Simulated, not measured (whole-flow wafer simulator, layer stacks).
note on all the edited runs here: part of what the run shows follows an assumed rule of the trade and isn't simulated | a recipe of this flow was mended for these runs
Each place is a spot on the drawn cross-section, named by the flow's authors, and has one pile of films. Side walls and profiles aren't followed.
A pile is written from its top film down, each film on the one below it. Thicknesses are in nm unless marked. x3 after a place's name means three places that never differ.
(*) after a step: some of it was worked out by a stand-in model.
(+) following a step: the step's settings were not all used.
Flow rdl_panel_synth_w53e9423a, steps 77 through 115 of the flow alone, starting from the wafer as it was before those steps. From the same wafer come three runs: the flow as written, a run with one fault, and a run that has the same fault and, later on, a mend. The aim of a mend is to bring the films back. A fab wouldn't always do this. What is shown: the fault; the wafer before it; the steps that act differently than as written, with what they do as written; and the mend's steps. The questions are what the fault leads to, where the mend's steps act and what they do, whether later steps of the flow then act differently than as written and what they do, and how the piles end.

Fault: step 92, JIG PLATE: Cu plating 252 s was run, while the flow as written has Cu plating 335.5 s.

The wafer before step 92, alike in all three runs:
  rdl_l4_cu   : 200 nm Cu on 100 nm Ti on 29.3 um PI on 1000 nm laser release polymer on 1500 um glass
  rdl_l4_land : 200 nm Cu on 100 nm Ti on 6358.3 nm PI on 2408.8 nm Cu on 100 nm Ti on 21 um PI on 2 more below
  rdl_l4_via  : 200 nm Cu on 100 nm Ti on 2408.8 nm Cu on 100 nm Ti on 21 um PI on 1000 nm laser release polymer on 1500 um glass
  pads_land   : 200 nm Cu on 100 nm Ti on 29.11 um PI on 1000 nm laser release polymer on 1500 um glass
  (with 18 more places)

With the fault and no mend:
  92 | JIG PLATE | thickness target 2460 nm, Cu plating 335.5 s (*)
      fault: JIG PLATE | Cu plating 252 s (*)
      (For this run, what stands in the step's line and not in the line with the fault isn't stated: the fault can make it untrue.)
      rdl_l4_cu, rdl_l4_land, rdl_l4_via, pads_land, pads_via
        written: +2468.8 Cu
        fault: +1854.4 Cu
  Steps further on in the flow that do not act as written:
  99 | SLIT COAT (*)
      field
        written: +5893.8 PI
        fault: +5665.8 PI
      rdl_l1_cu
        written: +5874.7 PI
        fault: +5647 PI
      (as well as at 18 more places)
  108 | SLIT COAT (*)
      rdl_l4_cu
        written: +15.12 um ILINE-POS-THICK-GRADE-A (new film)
        fault: +14.92 um ILINE-POS-THICK-GRADE-A (new film)
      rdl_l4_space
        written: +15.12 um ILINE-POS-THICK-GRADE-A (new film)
        fault: +14.94 um ILINE-POS-THICK-GRADE-A (new film)
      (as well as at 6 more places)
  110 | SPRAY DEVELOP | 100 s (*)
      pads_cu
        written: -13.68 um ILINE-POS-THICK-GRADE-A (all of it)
        fault: -13.65 um ILINE-POS-THICK-GRADE-A (all of it)
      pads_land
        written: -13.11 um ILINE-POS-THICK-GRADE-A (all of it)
        fault: -13.16 um ILINE-POS-THICK-GRADE-A (all of it)
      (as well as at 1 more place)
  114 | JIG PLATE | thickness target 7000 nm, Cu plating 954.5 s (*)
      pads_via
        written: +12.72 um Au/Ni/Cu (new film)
        fault: +12.8 um Au/Ni/Cu (new film)
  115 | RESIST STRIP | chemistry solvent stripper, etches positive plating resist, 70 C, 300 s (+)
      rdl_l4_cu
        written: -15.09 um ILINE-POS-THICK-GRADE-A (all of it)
        fault: -14.89 um ILINE-POS-THICK-GRADE-A (all of it)
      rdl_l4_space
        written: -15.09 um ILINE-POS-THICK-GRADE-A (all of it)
        fault: -14.91 um ILINE-POS-THICK-GRADE-A (all of it)
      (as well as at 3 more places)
  The piles end different from the flow's at rdl_l3_land, rdl_l4_cu, rdl_l4_space, rdl_l4_land, rdl_l4_via, pads_land, pads_via by more than 2% or 0.5 nm, whichever is larger.
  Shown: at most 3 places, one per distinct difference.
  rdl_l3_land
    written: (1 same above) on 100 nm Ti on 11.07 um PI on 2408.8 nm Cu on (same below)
    fault: (1 same above) on 100 nm Ti on 10.85 um PI on 2408.8 nm Cu on (same below)
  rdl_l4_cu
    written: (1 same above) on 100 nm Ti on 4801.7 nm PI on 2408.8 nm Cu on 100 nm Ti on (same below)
    fault: (1 same above) on 100 nm Ti on 4643.6 nm PI on 1794.4 nm Cu on 100 nm Ti on (same below)
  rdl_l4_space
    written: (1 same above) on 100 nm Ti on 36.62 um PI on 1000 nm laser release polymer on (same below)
    fault: (1 same above) on 100 nm Ti on 35.81 um PI on 1000 nm laser release polymer on (same below)

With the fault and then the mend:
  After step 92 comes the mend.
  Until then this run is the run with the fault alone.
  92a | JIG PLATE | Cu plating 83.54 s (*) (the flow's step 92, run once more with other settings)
      rdl_l4_cu, rdl_l4_land, rdl_l4_via, pads_land, pads_via
        +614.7 Cu
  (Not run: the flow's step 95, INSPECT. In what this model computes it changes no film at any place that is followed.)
  Steps further on in the flow that do not act as written:
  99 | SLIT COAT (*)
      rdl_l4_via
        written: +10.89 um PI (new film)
        mend: +10.9 um PI (new film)
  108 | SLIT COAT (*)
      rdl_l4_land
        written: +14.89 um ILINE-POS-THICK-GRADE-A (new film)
        mend: +14.88 um ILINE-POS-THICK-GRADE-A (new film)
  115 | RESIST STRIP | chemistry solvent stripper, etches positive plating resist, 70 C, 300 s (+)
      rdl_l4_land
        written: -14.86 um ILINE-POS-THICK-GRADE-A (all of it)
        mend: -14.85 um ILINE-POS-THICK-GRADE-A (all of it)
  The piles end only slightly different from the flow's at the places that both follow, by no more than 2% or 0.5 nm, whichever is larger.
